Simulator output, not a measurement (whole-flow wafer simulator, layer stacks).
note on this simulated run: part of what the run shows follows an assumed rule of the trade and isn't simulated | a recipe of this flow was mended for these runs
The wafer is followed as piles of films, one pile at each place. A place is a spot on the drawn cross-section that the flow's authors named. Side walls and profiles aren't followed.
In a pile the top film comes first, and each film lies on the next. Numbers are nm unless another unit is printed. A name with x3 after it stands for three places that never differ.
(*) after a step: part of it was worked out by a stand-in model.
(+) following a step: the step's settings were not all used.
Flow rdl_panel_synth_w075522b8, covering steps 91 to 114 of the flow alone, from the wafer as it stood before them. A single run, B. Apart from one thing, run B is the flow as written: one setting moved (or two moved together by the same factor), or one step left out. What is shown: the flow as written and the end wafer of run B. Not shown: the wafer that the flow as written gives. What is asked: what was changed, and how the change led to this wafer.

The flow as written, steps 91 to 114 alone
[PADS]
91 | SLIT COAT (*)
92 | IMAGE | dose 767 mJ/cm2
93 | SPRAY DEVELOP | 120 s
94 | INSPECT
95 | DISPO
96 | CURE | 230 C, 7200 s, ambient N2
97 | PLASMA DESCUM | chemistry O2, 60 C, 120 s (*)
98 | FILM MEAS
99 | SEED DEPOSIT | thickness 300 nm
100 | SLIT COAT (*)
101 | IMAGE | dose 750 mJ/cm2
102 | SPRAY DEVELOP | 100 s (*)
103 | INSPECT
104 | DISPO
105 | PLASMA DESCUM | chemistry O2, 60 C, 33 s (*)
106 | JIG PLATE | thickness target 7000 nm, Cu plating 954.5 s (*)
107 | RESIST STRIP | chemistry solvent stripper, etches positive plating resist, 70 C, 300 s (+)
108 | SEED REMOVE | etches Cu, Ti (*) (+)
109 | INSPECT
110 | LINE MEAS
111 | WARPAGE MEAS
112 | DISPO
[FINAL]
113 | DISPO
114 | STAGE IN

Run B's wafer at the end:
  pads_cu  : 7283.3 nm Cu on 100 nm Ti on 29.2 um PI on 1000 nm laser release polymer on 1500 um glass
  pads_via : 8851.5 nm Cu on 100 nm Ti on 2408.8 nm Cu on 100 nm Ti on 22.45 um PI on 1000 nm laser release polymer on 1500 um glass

Cause: step 106, JIG PLATE: Cu plating 1002 s was run, whereas the flow has Cu plating 954.5 s.

The path from the change to this, step by step:
  106 | JIG PLATE | thickness target 7000 nm, Cu plating 954.5 s (*)
      pads_cu, pads_land: +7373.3 Cu (it would be, as written: +7023.8 Cu)
      pads_via: +8941.5 Cu (it would be, as written: +8307.4 Cu)
